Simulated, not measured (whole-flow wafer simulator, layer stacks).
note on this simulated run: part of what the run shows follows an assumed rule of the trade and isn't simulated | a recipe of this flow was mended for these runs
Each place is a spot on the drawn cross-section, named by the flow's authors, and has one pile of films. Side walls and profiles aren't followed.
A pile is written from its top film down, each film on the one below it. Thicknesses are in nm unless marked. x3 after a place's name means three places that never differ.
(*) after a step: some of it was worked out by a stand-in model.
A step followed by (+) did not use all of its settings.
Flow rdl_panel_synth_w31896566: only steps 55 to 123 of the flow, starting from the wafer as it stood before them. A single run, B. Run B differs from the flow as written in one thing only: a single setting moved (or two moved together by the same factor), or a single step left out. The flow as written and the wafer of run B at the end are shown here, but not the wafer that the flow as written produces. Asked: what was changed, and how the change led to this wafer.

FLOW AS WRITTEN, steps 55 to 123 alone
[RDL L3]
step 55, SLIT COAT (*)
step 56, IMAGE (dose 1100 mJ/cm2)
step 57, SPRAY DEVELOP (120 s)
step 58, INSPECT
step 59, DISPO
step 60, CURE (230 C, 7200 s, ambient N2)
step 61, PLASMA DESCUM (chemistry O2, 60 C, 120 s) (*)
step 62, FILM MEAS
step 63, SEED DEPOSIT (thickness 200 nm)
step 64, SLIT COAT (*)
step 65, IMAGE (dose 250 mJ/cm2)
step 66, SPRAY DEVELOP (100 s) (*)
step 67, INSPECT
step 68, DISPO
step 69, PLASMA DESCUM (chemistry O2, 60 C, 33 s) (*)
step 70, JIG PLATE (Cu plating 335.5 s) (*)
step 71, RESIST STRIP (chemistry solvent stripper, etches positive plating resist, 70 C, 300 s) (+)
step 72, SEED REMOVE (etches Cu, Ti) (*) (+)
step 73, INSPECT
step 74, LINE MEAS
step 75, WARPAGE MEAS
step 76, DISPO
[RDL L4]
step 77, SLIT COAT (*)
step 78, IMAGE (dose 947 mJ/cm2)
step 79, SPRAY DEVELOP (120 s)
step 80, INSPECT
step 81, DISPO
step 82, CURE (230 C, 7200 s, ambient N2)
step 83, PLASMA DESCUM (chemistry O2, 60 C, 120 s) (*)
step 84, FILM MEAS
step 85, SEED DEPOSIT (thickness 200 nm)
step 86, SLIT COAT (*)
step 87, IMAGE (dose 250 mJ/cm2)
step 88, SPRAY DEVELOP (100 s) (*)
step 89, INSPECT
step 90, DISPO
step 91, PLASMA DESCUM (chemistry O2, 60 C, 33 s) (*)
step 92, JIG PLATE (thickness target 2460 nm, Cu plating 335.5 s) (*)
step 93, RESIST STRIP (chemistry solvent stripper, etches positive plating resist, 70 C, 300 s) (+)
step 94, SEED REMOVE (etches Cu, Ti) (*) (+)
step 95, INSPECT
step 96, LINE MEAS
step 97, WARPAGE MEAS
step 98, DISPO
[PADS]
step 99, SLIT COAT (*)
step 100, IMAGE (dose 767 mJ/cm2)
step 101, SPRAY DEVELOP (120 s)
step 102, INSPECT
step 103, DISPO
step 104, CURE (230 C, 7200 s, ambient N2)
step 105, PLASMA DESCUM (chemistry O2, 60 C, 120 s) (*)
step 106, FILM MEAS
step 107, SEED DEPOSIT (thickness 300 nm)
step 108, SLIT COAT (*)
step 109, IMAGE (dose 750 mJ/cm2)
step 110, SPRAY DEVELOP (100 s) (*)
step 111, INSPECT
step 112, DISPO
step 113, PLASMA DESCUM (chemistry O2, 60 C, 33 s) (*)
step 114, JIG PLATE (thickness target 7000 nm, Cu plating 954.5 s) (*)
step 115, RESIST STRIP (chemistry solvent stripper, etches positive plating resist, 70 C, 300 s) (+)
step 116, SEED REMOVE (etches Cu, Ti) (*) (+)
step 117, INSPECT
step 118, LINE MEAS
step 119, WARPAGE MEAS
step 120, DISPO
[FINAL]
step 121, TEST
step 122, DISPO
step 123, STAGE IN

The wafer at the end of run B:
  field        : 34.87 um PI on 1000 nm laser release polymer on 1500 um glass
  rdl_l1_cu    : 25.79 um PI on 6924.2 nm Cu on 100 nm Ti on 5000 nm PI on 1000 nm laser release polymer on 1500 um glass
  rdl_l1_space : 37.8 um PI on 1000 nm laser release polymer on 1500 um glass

What caused this: step 70, JIG PLATE: Cu plating 308.7 s was run, though the flow has Cu plating 335.5 s.

How this came from the change, step by step:
  step 70, JIG PLATE (Cu plating 335.5 s) (*)
      rdl_l3_cu, rdl_l3_land, rdl_l3_via, rdl_l4_land, rdl_l4_via: +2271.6 Cu (as written it would have been: +2468.8 Cu)
  step 77, SLIT COAT (*)
      rdl_l3_space: +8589 PI (as written it would have been: +8780.5 PI)
      rdl_l2_rim: +7802.1 PI (as written it would have been: +8037.4 PI)
      (as well as at 2 more places)
  step 99, SLIT COAT (*)
      rdl_l4_via: +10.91 um PI (new film) (as written it would have been: +10.89 um PI (new film))
  step 108, SLIT COAT (*)
      rdl_l3_cu: +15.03 um ILINE-POS-THICK-GRADE-A (new film) (as written it would have been: +15.04 um ILINE-POS-THICK-GRADE-A (new film))
      rdl_l2_rim: +14.94 um ILINE-POS-THICK-GRADE-A (new film) (as written it would have been: +14.92 um ILINE-POS-THICK-GRADE-A (new film))
      (as well as at 3 more places)
  step 115, RESIST STRIP (chemistry solvent stripper, etches positive plating resist, 70 C, 300 s) (+)
      rdl_l3_cu: -15 um ILINE-POS-THICK-GRADE-A (all of it) (as written it would have been: -15.01 um ILINE-POS-THICK-GRADE-A (all of it))
      rdl_l2_rim: -14.91 um ILINE-POS-THICK-GRADE-A (all of it) (as written it would have been: -14.89 um ILINE-POS-THICK-GRADE-A (all of it))
      (as well as at 3 more places)
